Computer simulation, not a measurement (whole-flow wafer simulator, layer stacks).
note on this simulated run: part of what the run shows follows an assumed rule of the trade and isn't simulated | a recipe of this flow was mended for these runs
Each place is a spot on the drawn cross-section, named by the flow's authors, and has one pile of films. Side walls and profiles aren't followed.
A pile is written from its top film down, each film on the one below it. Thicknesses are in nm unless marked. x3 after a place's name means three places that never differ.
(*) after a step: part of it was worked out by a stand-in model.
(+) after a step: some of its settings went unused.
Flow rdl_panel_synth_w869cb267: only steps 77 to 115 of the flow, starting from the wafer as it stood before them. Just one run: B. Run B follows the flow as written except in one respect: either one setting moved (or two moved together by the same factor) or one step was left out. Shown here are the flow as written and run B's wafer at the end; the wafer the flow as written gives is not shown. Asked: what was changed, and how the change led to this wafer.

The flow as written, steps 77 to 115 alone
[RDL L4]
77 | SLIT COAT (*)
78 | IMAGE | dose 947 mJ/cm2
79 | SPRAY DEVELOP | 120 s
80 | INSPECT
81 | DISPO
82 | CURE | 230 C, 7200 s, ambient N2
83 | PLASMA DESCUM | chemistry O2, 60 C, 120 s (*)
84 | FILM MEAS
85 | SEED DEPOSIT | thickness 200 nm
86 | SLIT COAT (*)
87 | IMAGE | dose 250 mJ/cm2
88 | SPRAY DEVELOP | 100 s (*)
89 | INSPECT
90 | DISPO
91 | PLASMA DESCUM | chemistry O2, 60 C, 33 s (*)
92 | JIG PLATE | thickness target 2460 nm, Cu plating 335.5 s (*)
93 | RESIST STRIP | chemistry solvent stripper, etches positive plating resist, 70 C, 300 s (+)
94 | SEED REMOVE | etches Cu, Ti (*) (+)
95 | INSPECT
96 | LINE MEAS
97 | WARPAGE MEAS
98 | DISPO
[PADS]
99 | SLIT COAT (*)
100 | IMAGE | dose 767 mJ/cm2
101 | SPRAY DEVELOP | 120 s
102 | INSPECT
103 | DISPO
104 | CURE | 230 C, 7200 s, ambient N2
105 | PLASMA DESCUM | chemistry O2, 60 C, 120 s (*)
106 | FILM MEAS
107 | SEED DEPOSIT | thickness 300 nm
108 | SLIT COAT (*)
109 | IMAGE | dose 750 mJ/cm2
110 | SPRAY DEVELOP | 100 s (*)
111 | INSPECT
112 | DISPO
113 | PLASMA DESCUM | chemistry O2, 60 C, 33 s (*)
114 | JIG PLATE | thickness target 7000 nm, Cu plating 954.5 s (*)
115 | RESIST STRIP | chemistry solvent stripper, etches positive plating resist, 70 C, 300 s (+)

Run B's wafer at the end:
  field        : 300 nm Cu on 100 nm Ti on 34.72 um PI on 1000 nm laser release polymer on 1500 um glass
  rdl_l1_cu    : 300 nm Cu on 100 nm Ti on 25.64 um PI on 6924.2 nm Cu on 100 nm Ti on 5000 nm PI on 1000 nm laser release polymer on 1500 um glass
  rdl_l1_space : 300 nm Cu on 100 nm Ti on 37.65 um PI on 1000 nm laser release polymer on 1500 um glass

The reason: step 92, JIG PLATE: Cu plating 230.5 s was run, whereas the flow has Cu plating 335.5 s.

How this came from the change, step by step:
  92 | JIG PLATE | thickness target 2460 nm, Cu plating 335.5 s (*)
      rdl_l4_cu, rdl_l4_land, rdl_l4_via, pads_land, pads_via: +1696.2 Cu (it would be, as written: +2468.8 Cu)
  99 | SLIT COAT (*)
      field: +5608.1 PI (it would be, as written: +5893.8 PI)
      rdl_l1_cu: +5589.3 PI (it would be, as written: +5874.7 PI)
      (also at 19 further places)
  108 | SLIT COAT (*)
      rdl_l4_cu: +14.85 um ILINE-POS-THICK-GRADE-A (new film) (it would be, as written: +15.12 um ILINE-POS-THICK-GRADE-A (new film))
      rdl_l4_space: +14.9 um ILINE-POS-THICK-GRADE-A (new film) (it would be, as written: +15.12 um ILINE-POS-THICK-GRADE-A (new film))
      (also at 6 further places)
  110 | SPRAY DEVELOP | 100 s (*)
      pads_cu: -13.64 um ILINE-POS-THICK-GRADE-A (all of it) (it would be, as written: -13.68 um ILINE-POS-THICK-GRADE-A (all of it))
      pads_land: -13.18 um ILINE-POS-THICK-GRADE-A (all of it) (it would be, as written: -13.11 um ILINE-POS-THICK-GRADE-A (all of it))
      (also at 1 further place)
  114 | JIG PLATE | thickness target 7000 nm, Cu plating 954.5 s (*)
      pads_via: +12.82 um Au/Ni/Cu (new film) (it would be, as written: +12.72 um Au/Ni/Cu (new film))
  115 | RESIST STRIP | chemistry solvent stripper, etches positive plating resist, 70 C, 300 s (+)
      rdl_l4_cu: -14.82 um ILINE-POS-THICK-GRADE-A (all of it) (it would be, as written: -15.09 um ILINE-POS-THICK-GRADE-A (all of it))
      rdl_l4_space: -14.87 um ILINE-POS-THICK-GRADE-A (all of it) (it would be, as written: -15.09 um ILINE-POS-THICK-GRADE-A (all of it))
      (also at 3 further places)
